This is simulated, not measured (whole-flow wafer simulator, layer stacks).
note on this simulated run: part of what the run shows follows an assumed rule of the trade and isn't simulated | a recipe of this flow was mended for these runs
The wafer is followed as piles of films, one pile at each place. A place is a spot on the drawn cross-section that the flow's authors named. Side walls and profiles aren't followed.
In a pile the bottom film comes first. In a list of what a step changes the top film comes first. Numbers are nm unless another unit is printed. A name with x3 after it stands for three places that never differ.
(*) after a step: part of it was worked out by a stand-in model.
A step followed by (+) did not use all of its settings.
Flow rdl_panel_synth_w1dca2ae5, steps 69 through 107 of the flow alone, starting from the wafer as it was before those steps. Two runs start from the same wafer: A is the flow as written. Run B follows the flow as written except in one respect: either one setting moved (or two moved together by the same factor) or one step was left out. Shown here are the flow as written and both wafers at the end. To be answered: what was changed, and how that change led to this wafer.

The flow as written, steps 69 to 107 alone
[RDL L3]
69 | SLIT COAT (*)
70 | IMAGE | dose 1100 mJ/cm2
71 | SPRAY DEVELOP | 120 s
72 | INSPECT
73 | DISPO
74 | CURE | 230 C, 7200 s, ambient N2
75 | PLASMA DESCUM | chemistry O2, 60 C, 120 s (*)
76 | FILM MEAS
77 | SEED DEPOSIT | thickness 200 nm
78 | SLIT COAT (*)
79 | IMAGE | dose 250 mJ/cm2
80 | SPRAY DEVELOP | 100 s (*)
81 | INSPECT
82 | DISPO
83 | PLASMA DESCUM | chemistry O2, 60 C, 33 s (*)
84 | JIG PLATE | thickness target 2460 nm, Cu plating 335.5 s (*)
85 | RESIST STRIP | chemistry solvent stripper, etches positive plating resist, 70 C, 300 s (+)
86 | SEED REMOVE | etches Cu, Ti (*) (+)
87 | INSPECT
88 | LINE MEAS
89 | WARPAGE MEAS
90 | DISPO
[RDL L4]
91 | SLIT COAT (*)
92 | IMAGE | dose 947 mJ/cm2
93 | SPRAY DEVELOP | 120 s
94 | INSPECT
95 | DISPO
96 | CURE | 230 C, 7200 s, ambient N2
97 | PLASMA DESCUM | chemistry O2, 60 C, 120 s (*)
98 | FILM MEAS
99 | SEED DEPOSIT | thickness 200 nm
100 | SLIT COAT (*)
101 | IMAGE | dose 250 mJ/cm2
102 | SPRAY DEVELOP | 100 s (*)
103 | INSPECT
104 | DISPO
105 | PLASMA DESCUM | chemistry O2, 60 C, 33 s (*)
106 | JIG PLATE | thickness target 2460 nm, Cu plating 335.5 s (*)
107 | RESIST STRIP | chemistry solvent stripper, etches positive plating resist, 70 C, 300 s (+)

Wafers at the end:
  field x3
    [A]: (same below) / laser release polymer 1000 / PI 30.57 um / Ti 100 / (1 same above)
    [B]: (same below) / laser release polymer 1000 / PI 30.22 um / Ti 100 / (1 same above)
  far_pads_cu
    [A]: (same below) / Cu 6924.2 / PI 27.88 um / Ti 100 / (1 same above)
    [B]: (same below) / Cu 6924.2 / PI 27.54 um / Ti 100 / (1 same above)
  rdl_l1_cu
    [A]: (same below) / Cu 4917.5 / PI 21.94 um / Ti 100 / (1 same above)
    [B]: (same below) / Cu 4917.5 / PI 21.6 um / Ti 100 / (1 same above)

What caused this: step 84, JIG PLATE: Cu plating 267.4 s was run, whereas the flow has Cu plating 335.5 s.

Step by step, how the change led to this:
  84 | JIG PLATE | thickness target 2460 nm, Cu plating 335.5 s (*)
      rdl_l3_cu, rdl_l3_land, rdl_l3_via, rdl_l4_land, rdl_l4_via: A Cu gains 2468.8 | B Cu gains 1967.7
  91 | SLIT COAT (*)
      field x3, pads_land x2: A PI gains 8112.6 | B PI gains 7770.6
      far_pads_cu: A PI gains 7829.7 | B PI gains 7491.2
      (also at 15 further places)
  100 | SLIT COAT (*)
      rdl_l3_land: A ILINE-POS-THICK-GRADE-A gains 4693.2 (new film) | B ILINE-POS-THICK-GRADE-A gains 4834.3 (new film)
      rdl_l3_via: A ILINE-POS-THICK-GRADE-A gains 4627.8 (new film) | B ILINE-POS-THICK-GRADE-A gains 4811.5 (new film)
  107 | RESIST STRIP | chemistry solvent stripper, etches positive plating resist, 70 C, 300 s (+)
      rdl_l3_land: A ILINE-POS-THICK-GRADE-A loses 4663.5 (all of it) | B ILINE-POS-THICK-GRADE-A loses 4804.6 (all of it)
      rdl_l3_via: A ILINE-POS-THICK-GRADE-A loses 4598.1 (all of it) | B ILINE-POS-THICK-GRADE-A loses 4781.8 (all of it)
